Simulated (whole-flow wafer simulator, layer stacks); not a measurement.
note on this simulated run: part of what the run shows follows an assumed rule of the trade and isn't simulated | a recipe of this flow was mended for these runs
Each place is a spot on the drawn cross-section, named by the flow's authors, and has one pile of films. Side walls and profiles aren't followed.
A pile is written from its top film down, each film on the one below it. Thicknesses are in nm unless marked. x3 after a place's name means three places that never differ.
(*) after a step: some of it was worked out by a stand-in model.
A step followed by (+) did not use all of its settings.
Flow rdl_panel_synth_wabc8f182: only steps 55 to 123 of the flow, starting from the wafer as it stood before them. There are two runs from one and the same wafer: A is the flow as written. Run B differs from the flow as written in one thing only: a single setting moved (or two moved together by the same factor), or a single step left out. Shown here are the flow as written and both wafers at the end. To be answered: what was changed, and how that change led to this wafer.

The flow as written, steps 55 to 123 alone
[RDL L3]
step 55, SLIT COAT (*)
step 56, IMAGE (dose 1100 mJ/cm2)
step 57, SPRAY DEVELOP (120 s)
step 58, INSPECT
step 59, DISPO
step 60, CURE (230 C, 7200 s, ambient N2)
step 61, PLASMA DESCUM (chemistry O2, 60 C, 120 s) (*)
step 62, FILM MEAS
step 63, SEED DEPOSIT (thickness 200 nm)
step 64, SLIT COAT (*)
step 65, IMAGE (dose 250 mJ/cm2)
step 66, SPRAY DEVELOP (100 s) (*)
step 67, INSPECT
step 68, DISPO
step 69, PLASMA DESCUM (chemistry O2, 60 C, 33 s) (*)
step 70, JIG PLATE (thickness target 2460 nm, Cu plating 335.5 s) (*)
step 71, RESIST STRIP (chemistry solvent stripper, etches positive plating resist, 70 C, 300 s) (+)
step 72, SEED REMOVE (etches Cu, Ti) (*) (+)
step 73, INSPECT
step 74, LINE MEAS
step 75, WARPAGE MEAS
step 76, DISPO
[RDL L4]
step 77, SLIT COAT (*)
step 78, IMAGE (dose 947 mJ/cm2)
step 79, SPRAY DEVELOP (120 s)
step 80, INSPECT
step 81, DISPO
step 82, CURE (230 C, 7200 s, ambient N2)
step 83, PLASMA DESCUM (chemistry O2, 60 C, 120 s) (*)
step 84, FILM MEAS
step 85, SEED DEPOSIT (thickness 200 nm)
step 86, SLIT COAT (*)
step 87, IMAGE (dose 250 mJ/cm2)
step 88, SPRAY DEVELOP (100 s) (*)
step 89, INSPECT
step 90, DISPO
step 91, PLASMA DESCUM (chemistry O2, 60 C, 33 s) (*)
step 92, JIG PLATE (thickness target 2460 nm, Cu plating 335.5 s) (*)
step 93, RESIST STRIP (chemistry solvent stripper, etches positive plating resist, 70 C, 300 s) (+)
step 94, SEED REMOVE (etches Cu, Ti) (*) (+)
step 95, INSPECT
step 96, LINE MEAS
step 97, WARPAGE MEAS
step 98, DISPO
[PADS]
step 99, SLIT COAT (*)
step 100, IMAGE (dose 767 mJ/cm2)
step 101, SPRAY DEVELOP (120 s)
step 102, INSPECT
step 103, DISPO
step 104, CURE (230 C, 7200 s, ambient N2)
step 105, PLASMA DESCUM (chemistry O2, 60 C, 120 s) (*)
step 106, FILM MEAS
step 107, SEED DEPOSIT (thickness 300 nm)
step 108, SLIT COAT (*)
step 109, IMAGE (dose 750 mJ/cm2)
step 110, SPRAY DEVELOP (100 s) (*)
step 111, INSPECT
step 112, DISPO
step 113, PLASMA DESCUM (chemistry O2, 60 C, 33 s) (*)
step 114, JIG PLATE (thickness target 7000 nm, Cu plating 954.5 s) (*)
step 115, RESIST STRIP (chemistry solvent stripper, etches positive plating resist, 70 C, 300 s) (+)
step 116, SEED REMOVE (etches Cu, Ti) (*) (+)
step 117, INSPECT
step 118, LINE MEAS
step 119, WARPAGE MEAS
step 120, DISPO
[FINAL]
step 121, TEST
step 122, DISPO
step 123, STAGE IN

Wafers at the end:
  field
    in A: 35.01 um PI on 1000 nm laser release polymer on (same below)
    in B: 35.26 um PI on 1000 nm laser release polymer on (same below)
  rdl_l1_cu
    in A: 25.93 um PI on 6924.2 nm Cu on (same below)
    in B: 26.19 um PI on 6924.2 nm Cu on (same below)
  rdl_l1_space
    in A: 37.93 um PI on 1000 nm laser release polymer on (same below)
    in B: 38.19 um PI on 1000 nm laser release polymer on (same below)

What caused this: step 70, JIG PLATE: Cu plating 385.8 s was run, though the flow has Cu plating 335.5 s.

Step by step, how the change led to this:
  step 70, JIG PLATE (thickness target 2460 nm, Cu plating 335.5 s) (*)
      rdl_l3_cu, rdl_l3_land, rdl_l3_via, rdl_l4_land, rdl_l4_via: A +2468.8 Cu | B +2839 Cu
  step 77, SLIT COAT (*)
      field, pads_cu, pads_space, pads_land, pads_via: A +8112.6 PI | B +8371.4 PI
      rdl_l1_cu: A +7979.2 PI | B +8236.6 PI
      (as well as at 12 more places)
  step 99, SLIT COAT (*)
      rdl_l4_via: A +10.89 um PI (new film) | B +10.86 um PI (new film)
  step 108, SLIT COAT (*)
      rdl_l4_cu, rdl_l4_space: A +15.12 um ILINE-POS-THICK-GRADE-A (new film) | B +15.13 um ILINE-POS-THICK-GRADE-A (new film)
      rdl_l2_via: A +14.76 um ILINE-POS-THICK-GRADE-A (new film) | B +14.77 um ILINE-POS-THICK-GRADE-A (new film)
      (as well as at 6 more places)
  step 115, RESIST STRIP (chemistry solvent stripper, etches positive plating resist, 70 C, 300 s) (+)
      rdl_l4_cu, rdl_l4_space: A -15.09 um ILINE-POS-THICK-GRADE-A (all of it) | B -15.1 um ILINE-POS-THICK-GRADE-A (all of it)
      rdl_l2_via: A -14.73 um ILINE-POS-THICK-GRADE-A (all of it) | B -14.74 um ILINE-POS-THICK-GRADE-A (all of it)
      (as well as at 7 more places)
